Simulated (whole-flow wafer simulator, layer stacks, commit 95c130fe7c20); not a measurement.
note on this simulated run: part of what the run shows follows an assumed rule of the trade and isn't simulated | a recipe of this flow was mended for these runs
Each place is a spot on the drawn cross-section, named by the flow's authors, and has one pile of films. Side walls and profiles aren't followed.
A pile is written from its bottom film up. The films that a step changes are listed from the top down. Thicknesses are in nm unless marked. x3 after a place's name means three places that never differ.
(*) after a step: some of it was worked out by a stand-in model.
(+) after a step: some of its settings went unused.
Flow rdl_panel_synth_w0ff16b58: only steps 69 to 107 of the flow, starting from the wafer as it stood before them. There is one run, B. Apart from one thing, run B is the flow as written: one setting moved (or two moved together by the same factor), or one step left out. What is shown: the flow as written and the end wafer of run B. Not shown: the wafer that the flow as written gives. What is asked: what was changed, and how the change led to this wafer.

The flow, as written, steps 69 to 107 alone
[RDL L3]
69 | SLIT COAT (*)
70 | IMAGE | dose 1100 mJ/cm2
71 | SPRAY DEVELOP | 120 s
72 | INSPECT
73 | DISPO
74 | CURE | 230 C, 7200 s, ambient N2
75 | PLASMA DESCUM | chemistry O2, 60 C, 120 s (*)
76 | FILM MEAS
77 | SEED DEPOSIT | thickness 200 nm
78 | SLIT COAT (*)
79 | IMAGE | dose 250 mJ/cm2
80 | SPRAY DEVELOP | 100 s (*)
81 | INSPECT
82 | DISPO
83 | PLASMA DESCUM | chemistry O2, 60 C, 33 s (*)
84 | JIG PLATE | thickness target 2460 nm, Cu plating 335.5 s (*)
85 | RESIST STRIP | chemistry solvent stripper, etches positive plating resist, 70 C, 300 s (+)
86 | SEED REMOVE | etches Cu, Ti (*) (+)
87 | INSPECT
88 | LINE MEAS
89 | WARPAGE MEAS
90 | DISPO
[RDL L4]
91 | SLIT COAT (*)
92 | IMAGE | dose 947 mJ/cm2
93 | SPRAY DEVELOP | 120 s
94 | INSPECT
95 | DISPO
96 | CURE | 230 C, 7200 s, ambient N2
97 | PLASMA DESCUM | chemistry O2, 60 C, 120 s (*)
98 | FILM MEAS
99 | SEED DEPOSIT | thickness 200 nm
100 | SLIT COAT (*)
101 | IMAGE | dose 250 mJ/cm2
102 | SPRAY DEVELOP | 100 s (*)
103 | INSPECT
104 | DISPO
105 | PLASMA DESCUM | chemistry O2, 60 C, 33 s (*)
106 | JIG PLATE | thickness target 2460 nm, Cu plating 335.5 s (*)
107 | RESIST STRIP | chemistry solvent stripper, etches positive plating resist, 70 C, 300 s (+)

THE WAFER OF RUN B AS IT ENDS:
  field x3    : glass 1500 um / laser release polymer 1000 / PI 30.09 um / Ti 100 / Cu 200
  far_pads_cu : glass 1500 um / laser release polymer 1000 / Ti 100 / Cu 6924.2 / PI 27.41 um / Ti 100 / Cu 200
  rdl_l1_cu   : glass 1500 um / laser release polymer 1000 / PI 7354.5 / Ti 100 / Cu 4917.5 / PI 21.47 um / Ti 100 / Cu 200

The reason: step 84, JIG PLATE: Cu plating 240.9 s was run, whereas the flow has Cu plating 335.5 s.

How this came from the change, step by step:
  84 | JIG PLATE | thickness target 2460 nm, Cu plating 335.5 s (*)
      rdl_l3_cu, rdl_l3_land, rdl_l3_via, rdl_l4_land, rdl_l4_via: +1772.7 Cu (as written it would have been: +2468.8 Cu)
  91 | SLIT COAT (*)
      field x3, pads_land x2: +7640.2 PI (as written it would have been: +8112.6 PI)
      far_pads_cu: +7362.1 PI (as written it would have been: +7829.7 PI)
      (also at 15 further places)
  100 | SLIT COAT (*)
      rdl_l3_land: +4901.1 ILINE-POS-THICK-GRADE-A (new film) (as written it would have been: +4693.2 ILINE-POS-THICK-GRADE-A (new film))
      rdl_l3_via: +4904.8 ILINE-POS-THICK-GRADE-A (new film) (as written it would have been: +4627.8 ILINE-POS-THICK-GRADE-A (new film))
  107 | RESIST STRIP | chemistry solvent stripper, etches positive plating resist, 70 C, 300 s (+)
      rdl_l3_land: -4871.4 ILINE-POS-THICK-GRADE-A (all of it) (as written it would have been: -4663.5 ILINE-POS-THICK-GRADE-A (all of it))
      rdl_l3_via: -4875.1 ILINE-POS-THICK-GRADE-A (all of it) (as written it would have been: -4598.1 ILINE-POS-THICK-GRADE-A (all of it))
